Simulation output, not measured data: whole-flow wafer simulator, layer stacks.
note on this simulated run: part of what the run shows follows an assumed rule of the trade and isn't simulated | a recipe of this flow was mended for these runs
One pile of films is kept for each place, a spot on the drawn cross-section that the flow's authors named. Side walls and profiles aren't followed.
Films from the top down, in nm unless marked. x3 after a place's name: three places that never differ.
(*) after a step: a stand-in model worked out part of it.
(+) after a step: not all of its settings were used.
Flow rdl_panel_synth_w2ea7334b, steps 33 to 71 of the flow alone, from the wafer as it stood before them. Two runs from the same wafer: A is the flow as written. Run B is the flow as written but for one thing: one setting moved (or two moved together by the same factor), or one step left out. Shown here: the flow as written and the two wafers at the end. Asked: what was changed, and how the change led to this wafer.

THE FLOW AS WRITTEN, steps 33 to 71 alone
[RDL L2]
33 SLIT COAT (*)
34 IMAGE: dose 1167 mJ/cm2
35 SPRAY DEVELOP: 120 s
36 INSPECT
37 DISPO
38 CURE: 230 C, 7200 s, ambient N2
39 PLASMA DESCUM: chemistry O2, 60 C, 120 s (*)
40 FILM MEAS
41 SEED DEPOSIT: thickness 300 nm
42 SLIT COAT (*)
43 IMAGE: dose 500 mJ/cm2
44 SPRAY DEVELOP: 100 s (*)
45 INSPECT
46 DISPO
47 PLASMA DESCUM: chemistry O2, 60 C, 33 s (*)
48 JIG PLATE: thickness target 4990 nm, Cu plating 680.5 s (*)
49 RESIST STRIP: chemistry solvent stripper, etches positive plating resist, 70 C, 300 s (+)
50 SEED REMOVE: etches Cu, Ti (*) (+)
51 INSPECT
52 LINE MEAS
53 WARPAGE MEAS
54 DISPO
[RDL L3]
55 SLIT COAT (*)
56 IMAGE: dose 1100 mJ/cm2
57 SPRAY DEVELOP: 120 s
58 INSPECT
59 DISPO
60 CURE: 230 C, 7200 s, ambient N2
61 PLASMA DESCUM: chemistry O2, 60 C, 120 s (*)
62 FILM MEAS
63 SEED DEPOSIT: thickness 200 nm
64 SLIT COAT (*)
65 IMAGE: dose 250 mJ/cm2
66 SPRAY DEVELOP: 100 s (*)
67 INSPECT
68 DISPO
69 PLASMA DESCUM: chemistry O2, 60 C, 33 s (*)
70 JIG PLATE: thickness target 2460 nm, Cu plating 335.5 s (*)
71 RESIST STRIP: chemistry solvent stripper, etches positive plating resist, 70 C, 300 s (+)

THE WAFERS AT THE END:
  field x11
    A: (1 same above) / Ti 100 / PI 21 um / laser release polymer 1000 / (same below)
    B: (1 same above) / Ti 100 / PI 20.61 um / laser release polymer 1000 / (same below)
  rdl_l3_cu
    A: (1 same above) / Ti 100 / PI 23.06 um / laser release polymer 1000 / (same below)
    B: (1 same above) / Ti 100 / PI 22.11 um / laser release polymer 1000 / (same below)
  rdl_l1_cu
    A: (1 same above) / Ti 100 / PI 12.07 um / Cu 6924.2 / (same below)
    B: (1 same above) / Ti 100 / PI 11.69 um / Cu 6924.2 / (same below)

The cause: step 48, JIG PLATE: Cu plating 509 s was run, where the flow has Cu plating 680.5 s.

How the change led to this, step by step:
  48 JIG PLATE: thickness target 4990 nm, Cu plating 680.5 s (*)
      rdl_l2_cu, rdl_l2_land, rdl_l2_via, rdl_l2_rim, rdl_l3_land, rdl_l3_via: A Cu +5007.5 | B Cu +3745.5
  55 SLIT COAT (*)
      rdl_l2_space: A PI +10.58 um | B PI +9553.6
      field x11, rdl_l4_land x2: A PI +7936.4 | B PI +7545.1
      (and at 10 more places)
  64 SLIT COAT (*)
      rdl_l2_space: A ILINE-POS-THICK-GRADE-A +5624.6 (new film) | B ILINE-POS-THICK-GRADE-A +5458.8 (new film)
      rdl_l1_rim: A ILINE-POS-THICK-GRADE-A +5077.5 (new film) | B ILINE-POS-THICK-GRADE-A +4888.7 (new film)
      (and at 3 more places)
  66 SPRAY DEVELOP: 100 s (*)
      rdl_l3_land: A ILINE-POS-THICK-GRADE-A -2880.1 (all of it) | B ILINE-POS-THICK-GRADE-A -2960.2 (all of it)
  71 RESIST STRIP: chemistry solvent stripper, etches positive plating resist, 70 C, 300 s (+)
      rdl_l2_space: A ILINE-POS-THICK-GRADE-A -5594.9 (all of it) | B ILINE-POS-THICK-GRADE-A -5429.1 (all of it)
      rdl_l1_rim: A ILINE-POS-THICK-GRADE-A -5047.8 (all of it) | B ILINE-POS-THICK-GRADE-A -4859 (all of it)
      (and at 2 more places)
